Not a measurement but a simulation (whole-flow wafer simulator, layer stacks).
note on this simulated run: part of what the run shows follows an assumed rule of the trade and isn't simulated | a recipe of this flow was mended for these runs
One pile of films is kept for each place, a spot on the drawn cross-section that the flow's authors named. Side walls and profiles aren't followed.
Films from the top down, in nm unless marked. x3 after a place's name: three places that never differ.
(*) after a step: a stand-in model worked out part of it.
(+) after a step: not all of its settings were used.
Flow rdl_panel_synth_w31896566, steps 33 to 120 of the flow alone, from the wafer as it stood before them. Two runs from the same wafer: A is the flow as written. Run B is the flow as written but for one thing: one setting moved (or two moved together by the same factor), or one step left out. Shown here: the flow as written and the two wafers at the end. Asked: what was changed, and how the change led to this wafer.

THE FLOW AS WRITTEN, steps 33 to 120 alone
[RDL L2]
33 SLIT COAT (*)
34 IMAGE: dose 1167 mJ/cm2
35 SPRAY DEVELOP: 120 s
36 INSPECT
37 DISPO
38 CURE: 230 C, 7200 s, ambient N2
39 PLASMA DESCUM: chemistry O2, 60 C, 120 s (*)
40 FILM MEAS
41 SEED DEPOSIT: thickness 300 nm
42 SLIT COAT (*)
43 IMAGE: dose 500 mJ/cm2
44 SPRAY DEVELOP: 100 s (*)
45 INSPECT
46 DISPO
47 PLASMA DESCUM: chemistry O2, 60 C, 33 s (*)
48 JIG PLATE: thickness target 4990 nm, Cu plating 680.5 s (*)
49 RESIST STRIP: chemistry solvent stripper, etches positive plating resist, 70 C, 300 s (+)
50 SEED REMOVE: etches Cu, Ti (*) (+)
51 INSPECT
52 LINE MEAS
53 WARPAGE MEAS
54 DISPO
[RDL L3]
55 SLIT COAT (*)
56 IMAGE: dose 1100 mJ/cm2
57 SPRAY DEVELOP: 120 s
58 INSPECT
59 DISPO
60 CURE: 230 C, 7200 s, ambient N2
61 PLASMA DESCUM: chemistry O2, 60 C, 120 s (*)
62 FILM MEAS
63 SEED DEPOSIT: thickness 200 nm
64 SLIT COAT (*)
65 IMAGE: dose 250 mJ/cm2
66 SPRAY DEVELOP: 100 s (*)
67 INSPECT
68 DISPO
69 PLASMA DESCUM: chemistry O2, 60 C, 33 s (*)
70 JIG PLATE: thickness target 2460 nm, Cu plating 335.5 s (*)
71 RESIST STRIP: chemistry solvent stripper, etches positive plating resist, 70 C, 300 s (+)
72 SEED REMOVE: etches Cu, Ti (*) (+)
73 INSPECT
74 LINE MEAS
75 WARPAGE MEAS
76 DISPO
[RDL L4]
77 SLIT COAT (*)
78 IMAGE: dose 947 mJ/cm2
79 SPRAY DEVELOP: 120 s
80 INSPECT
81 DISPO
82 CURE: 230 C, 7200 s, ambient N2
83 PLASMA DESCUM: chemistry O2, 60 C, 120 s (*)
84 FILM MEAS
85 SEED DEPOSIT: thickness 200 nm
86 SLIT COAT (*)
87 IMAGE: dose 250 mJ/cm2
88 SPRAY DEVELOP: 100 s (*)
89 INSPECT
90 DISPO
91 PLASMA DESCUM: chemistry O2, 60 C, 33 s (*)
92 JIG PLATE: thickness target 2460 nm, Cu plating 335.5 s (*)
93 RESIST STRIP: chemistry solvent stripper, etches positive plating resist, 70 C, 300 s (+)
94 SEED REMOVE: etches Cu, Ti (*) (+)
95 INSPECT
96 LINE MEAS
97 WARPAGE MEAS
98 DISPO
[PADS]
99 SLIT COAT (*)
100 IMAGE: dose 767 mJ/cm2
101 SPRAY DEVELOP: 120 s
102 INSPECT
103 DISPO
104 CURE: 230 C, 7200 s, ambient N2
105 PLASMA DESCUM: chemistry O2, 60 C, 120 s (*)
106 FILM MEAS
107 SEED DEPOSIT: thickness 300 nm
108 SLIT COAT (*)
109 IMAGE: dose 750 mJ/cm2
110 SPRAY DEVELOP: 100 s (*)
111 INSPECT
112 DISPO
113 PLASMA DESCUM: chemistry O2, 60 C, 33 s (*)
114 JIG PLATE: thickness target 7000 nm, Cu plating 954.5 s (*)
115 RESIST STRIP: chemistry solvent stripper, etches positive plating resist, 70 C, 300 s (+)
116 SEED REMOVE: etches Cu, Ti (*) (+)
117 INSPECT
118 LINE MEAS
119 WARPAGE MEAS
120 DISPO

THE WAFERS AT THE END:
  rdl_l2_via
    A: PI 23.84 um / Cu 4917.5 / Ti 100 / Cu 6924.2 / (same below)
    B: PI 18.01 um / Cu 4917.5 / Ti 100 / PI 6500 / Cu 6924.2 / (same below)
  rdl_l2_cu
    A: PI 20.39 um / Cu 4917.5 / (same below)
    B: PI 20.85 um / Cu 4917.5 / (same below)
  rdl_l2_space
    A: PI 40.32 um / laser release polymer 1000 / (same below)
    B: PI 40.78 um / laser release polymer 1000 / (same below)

The cause: step 35, SPRAY DEVELOP: 120 s, was left out.

How the change led to this, step by step:
  42 SLIT COAT (*)
      rdl_l2_via: A ILINE-POS-THICK-GRADE-A +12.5 um (new film) | B ILINE-POS-THICK-GRADE-A +8868.5 (new film)
      rdl_l2_cu, rdl_l2_space: A ILINE-POS-THICK-GRADE-A +10.13 um (new film) | B ILINE-POS-THICK-GRADE-A +10.93 um (new film)
      (and at 2 more places)
  44 SPRAY DEVELOP: 100 s (*)
      rdl_l2_via: A ILINE-POS-THICK-GRADE-A -12.5 um (all of it) | B ILINE-POS-THICK-GRADE-A -8868.5 (all of it)
      rdl_l2_cu: A ILINE-POS-THICK-GRADE-A -10.13 um (all of it) | B ILINE-POS-THICK-GRADE-A -10.93 um (all of it)
      (and at 1 more place)
  49 RESIST STRIP: chemistry solvent stripper, etches positive plating resist, 70 C, 300 s (+)
      rdl_l2_space: A ILINE-POS-THICK-GRADE-A -10.1 um (all of it) | B ILINE-POS-THICK-GRADE-A -10.9 um (all of it)
      rdl_l1_rim: A ILINE-POS-THICK-GRADE-A -8208.7 (all of it) | B ILINE-POS-THICK-GRADE-A -9357.3 (all of it)
  55 SLIT COAT (*)
      rdl_l2_via: A PI +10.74 um (new film) | B PI +5653.3 (new film)
      rdl_l2_cu: A PI +5919.4 (new film) | B PI +6171.9 (new film)
      (and at 3 more places)
  64 SLIT COAT (*)
      rdl_l2_cu: A ILINE-POS-THICK-GRADE-A +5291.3 (new film) | B ILINE-POS-THICK-GRADE-A +5433.5 (new film)
      rdl_l2_space: A ILINE-POS-THICK-GRADE-A +5624.6 (new film) | B ILINE-POS-THICK-GRADE-A +5770.5 (new film)
      (and at 3 more places)
  71 RESIST STRIP: chemistry solvent stripper, etches positive plating resist, 70 C, 300 s (+)
      rdl_l2_cu: A ILINE-POS-THICK-GRADE-A -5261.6 (all of it) | B ILINE-POS-THICK-GRADE-A -5403.8 (all of it)
      rdl_l2_space: A ILINE-POS-THICK-GRADE-A -5594.9 (all of it) | B ILINE-POS-THICK-GRADE-A -5740.8 (all of it)
      (and at 3 more places)
  77 SLIT COAT (*)
      rdl_l2_land: A PI +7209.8 | B PI +7489.3
      rdl_l2_via: A PI +7515 | B PI +6942
  86 SLIT COAT (*)
      rdl_l2_via: A ILINE-POS-THICK-GRADE-A +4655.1 (new film) | B ILINE-POS-THICK-GRADE-A +4477.9 (new film)
  93 RESIST STRIP: chemistry solvent stripper, etches positive plating resist, 70 C, 300 s (+)
      rdl_l2_via: A ILINE-POS-THICK-GRADE-A -4625.4 (all of it) | B ILINE-POS-THICK-GRADE-A -4448.2 (all of it)
  99 SLIT COAT (*)
      rdl_l2_via: A PI +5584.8 | B PI +5419.4
  108 SLIT COAT (*)
      rdl_l2_cu, rdl_l2_space: A ILINE-POS-THICK-GRADE-A +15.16 um (new film) | B ILINE-POS-THICK-GRADE-A +15.21 um (new film)
      rdl_l1_rim: A ILINE-POS-THICK-GRADE-A +14.98 um (new film) | B ILINE-POS-THICK-GRADE-A +15 um (new film)
      (and at 2 more places)
  115 RESIST STRIP: chemistry solvent stripper, etches positive plating resist, 70 C, 300 s (+)
      rdl_l2_cu, rdl_l2_space: A ILINE-POS-THICK-GRADE-A -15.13 um (all of it) | B ILINE-POS-THICK-GRADE-A -15.18 um (all of it)
      rdl_l1_rim: A ILINE-POS-THICK-GRADE-A -14.95 um (all of it) | B ILINE-POS-THICK-GRADE-A -14.97 um (all of it)
      (and at 2 more places)
Counting metal films that touch as one body, rdl_l2_via has 2 bodies (between them, from the top down: PI 6500); the flow as written gives 1 body.
